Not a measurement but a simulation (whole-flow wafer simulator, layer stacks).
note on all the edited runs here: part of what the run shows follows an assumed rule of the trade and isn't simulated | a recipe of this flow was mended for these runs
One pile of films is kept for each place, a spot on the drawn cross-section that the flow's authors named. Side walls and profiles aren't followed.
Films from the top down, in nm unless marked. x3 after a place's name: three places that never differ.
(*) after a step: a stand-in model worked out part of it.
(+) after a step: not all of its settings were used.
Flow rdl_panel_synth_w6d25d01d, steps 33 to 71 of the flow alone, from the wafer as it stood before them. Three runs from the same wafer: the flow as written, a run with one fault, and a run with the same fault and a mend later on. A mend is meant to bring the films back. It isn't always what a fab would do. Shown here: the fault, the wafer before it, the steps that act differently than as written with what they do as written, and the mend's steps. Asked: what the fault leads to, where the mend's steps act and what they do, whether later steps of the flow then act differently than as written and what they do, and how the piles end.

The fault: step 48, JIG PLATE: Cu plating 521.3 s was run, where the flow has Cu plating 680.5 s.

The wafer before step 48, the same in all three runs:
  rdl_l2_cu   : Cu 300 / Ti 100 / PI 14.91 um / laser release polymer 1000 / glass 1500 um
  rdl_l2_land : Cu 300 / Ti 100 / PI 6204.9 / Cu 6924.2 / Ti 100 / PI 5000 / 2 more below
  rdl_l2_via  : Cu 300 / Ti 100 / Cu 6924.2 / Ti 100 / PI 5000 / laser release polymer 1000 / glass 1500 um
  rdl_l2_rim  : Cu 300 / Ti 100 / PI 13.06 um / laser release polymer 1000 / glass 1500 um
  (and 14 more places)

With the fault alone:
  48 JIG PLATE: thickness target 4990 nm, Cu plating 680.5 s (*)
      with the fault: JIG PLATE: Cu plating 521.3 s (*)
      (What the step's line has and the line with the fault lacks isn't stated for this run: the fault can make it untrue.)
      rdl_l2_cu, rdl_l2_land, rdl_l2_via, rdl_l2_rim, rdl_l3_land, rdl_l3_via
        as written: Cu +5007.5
        with the fault: Cu +3836.1
  Later steps of the flow that act differently than as written:
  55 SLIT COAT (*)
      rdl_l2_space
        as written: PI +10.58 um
        with the fault: PI +9626.7
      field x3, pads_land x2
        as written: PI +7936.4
        with the fault: PI +7572.4
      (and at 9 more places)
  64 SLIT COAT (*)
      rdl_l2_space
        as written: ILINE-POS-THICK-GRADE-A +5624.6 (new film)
        with the fault: ILINE-POS-THICK-GRADE-A +5470.6 (new film)
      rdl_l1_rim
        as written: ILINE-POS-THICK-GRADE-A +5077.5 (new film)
        with the fault: ILINE-POS-THICK-GRADE-A +4901.8 (new film)
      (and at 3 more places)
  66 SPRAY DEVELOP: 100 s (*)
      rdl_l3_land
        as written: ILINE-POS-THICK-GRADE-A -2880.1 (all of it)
        with the fault: ILINE-POS-THICK-GRADE-A -2954 (all of it)
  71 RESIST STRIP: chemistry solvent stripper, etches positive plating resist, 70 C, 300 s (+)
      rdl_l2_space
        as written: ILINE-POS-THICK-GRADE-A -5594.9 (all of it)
        with the fault: ILINE-POS-THICK-GRADE-A -5440.9 (all of it)
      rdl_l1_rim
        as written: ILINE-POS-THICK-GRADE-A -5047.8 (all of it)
        with the fault: ILINE-POS-THICK-GRADE-A -4872.1 (all of it)
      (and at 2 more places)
  At the end the piles differ from the flow's by more than 2% or 0.5 nm, whichever is larger, at rdl_l1_cu, rdl_l1_via, rdl_l2_cu and 9 more.
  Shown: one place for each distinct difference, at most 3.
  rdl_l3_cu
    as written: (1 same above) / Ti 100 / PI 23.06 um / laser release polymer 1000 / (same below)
    with the fault: (1 same above) / Ti 100 / PI 22.18 um / laser release polymer 1000 / (same below)
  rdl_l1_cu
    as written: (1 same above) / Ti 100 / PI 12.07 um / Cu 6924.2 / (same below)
    with the fault: (1 same above) / Ti 100 / PI 11.72 um / Cu 6924.2 / (same below)
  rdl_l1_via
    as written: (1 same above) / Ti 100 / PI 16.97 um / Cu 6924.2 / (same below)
    with the fault: (1 same above) / Ti 100 / PI 16.6 um / Cu 6924.2 / (same below)

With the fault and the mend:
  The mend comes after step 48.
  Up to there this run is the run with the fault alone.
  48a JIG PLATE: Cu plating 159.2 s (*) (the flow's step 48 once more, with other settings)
      rdl_l2_cu, rdl_l2_land, rdl_l2_via, rdl_l2_rim, rdl_l3_land, rdl_l3_via
        Cu +1171.5
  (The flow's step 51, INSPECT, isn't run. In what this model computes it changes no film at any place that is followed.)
  No later step of the flow acts differently than as written at any place that is followed.
  At the end the piles are the same as the flow's at every place that both follow.
